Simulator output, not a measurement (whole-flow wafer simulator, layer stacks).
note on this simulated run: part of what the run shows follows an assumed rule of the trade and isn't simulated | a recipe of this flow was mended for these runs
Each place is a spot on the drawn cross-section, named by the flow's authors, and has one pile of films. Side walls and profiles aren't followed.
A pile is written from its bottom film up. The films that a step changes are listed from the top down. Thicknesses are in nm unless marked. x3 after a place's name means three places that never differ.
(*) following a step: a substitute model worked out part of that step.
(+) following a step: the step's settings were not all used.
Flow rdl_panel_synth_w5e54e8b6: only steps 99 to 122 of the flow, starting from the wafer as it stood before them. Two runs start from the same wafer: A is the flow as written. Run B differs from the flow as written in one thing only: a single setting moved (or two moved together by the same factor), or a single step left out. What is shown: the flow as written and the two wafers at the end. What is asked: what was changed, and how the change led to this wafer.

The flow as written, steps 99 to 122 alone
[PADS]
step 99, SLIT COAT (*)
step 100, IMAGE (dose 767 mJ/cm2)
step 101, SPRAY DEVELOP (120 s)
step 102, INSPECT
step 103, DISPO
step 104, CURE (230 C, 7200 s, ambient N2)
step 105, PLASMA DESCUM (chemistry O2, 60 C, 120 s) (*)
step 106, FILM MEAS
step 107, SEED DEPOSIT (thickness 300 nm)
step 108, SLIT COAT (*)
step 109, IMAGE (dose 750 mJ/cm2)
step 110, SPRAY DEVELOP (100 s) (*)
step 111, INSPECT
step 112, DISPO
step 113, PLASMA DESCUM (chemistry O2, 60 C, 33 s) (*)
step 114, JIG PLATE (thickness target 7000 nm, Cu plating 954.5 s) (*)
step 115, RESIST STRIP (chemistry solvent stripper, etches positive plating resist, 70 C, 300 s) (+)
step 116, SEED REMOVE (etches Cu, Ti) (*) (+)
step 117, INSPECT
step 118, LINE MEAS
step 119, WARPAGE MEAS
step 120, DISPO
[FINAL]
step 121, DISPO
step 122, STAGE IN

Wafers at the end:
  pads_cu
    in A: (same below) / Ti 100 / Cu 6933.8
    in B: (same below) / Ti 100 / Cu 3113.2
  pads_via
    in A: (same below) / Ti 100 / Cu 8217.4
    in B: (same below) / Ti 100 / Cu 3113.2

What caused this: step 114, JIG PLATE: Cu plating 435.3 s was run, though the flow has Cu plating 954.5 s.

The path from the change to this, step by step:
  step 114, JIG PLATE (thickness target 7000 nm, Cu plating 954.5 s) (*)
      pads_cu, pads_land: A Cu gains 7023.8 | B Cu gains 3203.2
      pads_via: A Cu gains 8307.4 | B Cu gains 3203.2
